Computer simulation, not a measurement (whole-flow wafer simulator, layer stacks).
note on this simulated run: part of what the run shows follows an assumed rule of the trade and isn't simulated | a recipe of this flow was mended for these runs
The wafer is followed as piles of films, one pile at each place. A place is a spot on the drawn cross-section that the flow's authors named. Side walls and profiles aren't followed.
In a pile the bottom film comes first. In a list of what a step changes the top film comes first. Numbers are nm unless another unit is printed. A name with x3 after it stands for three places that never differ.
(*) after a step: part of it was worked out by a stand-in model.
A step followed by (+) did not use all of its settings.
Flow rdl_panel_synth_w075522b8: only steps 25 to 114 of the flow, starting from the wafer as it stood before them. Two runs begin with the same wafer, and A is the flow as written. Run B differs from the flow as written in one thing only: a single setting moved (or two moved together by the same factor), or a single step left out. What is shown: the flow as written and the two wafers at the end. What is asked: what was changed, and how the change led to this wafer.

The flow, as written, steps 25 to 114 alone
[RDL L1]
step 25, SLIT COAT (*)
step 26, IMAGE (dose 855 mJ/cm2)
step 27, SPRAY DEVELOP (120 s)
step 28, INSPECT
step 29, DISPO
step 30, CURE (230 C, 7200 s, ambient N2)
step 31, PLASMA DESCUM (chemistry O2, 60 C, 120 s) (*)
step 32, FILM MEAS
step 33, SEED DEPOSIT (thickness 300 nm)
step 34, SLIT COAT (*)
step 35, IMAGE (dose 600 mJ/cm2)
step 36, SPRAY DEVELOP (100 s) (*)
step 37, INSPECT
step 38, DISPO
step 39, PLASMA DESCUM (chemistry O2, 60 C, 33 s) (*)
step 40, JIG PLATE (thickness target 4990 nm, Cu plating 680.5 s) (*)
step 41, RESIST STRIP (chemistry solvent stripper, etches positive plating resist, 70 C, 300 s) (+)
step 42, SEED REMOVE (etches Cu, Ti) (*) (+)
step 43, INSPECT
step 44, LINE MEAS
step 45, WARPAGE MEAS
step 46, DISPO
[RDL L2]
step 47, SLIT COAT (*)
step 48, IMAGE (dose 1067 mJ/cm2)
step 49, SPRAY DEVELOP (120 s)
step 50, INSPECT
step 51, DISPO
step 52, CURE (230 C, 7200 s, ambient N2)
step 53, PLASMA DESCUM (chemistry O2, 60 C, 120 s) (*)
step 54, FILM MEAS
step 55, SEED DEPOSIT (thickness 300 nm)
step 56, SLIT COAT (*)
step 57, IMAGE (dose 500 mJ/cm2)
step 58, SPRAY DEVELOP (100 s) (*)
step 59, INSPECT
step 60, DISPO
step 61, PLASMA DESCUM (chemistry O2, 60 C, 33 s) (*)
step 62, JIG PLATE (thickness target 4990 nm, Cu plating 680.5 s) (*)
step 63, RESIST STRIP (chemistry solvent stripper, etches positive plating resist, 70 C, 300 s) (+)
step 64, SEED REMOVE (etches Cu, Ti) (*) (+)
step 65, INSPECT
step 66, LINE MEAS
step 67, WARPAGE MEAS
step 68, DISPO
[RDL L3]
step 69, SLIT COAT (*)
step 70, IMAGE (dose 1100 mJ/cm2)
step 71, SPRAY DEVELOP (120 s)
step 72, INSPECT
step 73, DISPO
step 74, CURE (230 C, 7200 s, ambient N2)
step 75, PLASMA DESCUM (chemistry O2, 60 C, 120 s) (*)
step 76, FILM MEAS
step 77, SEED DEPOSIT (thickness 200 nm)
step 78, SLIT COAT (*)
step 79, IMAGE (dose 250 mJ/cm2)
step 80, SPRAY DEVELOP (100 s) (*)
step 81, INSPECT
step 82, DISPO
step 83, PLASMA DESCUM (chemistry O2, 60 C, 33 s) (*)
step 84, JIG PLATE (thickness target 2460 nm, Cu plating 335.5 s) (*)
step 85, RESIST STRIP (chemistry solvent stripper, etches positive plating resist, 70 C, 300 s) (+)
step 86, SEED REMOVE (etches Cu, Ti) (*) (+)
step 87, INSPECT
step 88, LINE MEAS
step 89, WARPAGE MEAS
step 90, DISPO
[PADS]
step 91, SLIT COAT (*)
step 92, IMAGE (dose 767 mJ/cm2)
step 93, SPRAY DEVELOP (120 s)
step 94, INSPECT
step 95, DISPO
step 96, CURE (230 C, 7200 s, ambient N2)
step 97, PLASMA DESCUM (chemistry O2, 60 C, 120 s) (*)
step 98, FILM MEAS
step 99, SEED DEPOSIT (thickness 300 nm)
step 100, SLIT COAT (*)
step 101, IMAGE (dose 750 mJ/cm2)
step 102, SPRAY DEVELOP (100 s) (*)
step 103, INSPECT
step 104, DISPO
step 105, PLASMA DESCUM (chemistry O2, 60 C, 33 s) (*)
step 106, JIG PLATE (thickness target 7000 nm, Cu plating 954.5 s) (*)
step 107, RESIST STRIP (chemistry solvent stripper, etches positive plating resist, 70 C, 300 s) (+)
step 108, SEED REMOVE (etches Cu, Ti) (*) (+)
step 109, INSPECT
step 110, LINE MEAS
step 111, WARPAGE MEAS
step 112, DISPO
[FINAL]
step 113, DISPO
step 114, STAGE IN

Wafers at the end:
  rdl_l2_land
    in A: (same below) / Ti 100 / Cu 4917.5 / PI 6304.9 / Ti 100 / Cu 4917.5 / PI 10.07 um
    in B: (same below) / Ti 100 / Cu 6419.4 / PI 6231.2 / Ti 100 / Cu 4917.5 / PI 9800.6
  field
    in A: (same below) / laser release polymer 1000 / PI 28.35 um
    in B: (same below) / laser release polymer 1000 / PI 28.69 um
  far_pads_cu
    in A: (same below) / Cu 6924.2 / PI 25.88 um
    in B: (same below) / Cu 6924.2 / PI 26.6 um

What caused this: step 40, JIG PLATE: Cu plating 884.6 s was run, while the flow as written has Cu plating 680.5 s.

The path from the change to this, step by step:
  step 40, JIG PLATE (thickness target 4990 nm, Cu plating 680.5 s) (*)
      rdl_l1_cu, rdl_l1_land, rdl_l1_via, rdl_l1_rim, rdl_l2_land, rdl_l2_via: A Cu gains 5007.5 | B Cu gains 6509.4
  step 47, SLIT COAT (*)
      rdl_l1_space: A PI gains 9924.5 | B PI gains 10.6 um
      field, rdl_l3_cu, rdl_l3_space and 7 more: A PI gains 7600.9 | B PI gains 7945.2
      (as well as at 6 more places)
  step 56, SLIT COAT (*)
      rdl_l2_cu, rdl_l2_space: A ILINE-POS-THICK-GRADE-A gains 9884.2 (new film) | B ILINE-POS-THICK-GRADE-A gains 10.07 um (new film)
      far_pads_cu: A ILINE-POS-THICK-GRADE-A gains 9933.1 (new film) | B ILINE-POS-THICK-GRADE-A gains 10.1 um (new film)
      (as well as at 6 more places)
  step 58, SPRAY DEVELOP (100 s) (*)
      rdl_l2_cu: A ILINE-POS-THICK-GRADE-A loses 9884.2 (all of it) | B ILINE-POS-THICK-GRADE-A loses 10.07 um (all of it)
      rdl_l2_land: A ILINE-POS-THICK-GRADE-A loses 7416.3 (all of it) | B ILINE-POS-THICK-GRADE-A loses 7207.2 (all of it)
      (as well as at 1 more place)
  step 63, RESIST STRIP (chemistry solvent stripper, etches positive plating resist, 70 C, 300 s) (+)
      far_pads_cu: A ILINE-POS-THICK-GRADE-A loses 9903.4 (all of it) | B ILINE-POS-THICK-GRADE-A loses 10.07 um (all of it)
      rdl_l1_cu: A ILINE-POS-THICK-GRADE-A loses 10.01 um (all of it) | B ILINE-POS-THICK-GRADE-A loses 9854.7 (all of it)
      (as well as at 4 more places)
  step 69, SLIT COAT (*)
      rdl_l1_land: A PI gains 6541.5 | B PI gains 6326.3
      rdl_l1_via: A PI gains 7624.2 | B PI gains 7369.5
      (as well as at 4 more places)
  step 78, SLIT COAT (*)
      rdl_l1_land: A ILINE-POS-THICK-GRADE-A gains 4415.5 (new film) | B ILINE-POS-THICK-GRADE-A gains 4321.5 (new film)
      rdl_l1_via: A ILINE-POS-THICK-GRADE-A gains 4607.1 (new film) | B ILINE-POS-THICK-GRADE-A gains 4447 (new film)
      (as well as at 1 more place)
  step 85, RESIST STRIP (chemistry solvent stripper, etches positive plating resist, 70 C, 300 s) (+)
      rdl_l1_land: A ILINE-POS-THICK-GRADE-A loses 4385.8 (all of it) | B ILINE-POS-THICK-GRADE-A loses 4291.8 (all of it)
      rdl_l1_via: A ILINE-POS-THICK-GRADE-A loses 4577.4 (all of it) | B ILINE-POS-THICK-GRADE-A loses 4417.3 (all of it)
      (as well as at 1 more place)
  step 91, SLIT COAT (*)
      far_pads_cu: A PI gains 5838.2 | B PI gains 5663.8
      rdl_l1_cu: A PI gains 6093.4 | B PI gains 5816.1
      (as well as at 3 more places)
  step 100, SLIT COAT (*)
      far_pads_cu: A ILINE-POS-THICK-GRADE-A gains 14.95 um (new film) | B ILINE-POS-THICK-GRADE-A gains 14.97 um (new film)
      rdl_l1_cu: A ILINE-POS-THICK-GRADE-A gains 15.24 um (new film) | B ILINE-POS-THICK-GRADE-A gains 15.26 um (new film)
      (as well as at 8 more places)
  step 107, RESIST STRIP (chemistry solvent stripper, etches positive plating resist, 70 C, 300 s) (+)
      far_pads_cu: A ILINE-POS-THICK-GRADE-A loses 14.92 um (all of it) | B ILINE-POS-THICK-GRADE-A loses 14.94 um (all of it)
      rdl_l1_cu: A ILINE-POS-THICK-GRADE-A loses 15.21 um (all of it) | B ILINE-POS-THICK-GRADE-A loses 15.23 um (all of it)
      (as well as at 8 more places)
